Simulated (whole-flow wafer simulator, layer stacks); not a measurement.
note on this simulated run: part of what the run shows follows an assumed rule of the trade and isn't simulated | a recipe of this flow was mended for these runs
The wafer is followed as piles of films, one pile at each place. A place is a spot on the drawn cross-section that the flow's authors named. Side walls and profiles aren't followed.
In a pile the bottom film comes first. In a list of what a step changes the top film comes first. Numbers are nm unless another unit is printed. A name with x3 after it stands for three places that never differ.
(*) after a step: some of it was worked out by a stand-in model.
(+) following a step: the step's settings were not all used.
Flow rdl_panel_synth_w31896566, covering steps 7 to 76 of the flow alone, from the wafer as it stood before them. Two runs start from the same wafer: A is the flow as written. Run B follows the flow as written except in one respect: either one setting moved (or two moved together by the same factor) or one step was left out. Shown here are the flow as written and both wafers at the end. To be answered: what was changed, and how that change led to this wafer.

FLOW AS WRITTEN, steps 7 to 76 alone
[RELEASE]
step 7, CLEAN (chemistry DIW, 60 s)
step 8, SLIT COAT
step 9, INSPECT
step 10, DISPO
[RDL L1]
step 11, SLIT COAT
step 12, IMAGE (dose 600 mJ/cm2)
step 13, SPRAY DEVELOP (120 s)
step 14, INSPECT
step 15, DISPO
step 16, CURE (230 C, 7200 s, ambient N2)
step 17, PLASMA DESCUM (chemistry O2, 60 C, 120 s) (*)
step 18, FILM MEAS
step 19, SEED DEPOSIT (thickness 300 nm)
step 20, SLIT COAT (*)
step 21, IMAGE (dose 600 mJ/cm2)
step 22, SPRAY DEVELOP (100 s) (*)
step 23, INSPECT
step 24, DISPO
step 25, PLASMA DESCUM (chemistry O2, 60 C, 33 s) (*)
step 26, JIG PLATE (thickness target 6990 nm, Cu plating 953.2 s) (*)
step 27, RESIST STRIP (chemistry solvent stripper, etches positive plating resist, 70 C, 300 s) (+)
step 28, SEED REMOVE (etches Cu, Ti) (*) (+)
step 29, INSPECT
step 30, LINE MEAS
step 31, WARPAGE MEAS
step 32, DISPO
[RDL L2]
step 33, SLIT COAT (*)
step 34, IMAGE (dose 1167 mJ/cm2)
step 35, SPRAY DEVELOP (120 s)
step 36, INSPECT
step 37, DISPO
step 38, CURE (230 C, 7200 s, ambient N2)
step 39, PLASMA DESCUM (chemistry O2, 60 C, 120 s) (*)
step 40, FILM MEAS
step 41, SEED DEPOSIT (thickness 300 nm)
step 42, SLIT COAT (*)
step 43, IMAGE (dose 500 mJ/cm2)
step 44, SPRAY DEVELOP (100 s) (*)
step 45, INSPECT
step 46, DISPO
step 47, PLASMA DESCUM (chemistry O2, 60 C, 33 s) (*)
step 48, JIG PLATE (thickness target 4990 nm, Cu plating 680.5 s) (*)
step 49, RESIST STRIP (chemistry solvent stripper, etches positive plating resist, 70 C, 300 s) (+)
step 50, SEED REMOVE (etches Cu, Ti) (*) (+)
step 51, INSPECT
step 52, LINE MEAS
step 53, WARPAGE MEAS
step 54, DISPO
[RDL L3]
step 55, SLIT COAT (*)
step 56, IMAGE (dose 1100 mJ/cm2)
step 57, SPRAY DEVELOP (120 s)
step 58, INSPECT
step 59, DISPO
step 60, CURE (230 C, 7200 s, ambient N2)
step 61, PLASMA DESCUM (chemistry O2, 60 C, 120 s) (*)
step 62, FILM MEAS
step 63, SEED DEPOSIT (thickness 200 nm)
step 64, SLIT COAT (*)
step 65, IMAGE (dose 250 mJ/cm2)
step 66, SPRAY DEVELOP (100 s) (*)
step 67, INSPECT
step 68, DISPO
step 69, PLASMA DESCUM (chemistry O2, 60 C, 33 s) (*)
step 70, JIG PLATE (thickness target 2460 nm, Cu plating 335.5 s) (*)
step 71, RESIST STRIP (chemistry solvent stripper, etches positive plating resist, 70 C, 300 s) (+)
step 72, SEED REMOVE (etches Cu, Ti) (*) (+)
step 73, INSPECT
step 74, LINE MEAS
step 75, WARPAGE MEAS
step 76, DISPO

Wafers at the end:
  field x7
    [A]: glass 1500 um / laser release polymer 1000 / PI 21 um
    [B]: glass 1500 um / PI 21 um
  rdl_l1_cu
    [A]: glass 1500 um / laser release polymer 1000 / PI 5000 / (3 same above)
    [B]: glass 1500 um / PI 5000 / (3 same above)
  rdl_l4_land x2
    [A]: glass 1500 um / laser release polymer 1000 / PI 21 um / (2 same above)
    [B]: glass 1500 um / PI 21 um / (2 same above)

Cause: step 8, SLIT COAT, was skipped.

How this came from the change, step by step:
  (no step that both runs have acts differently)
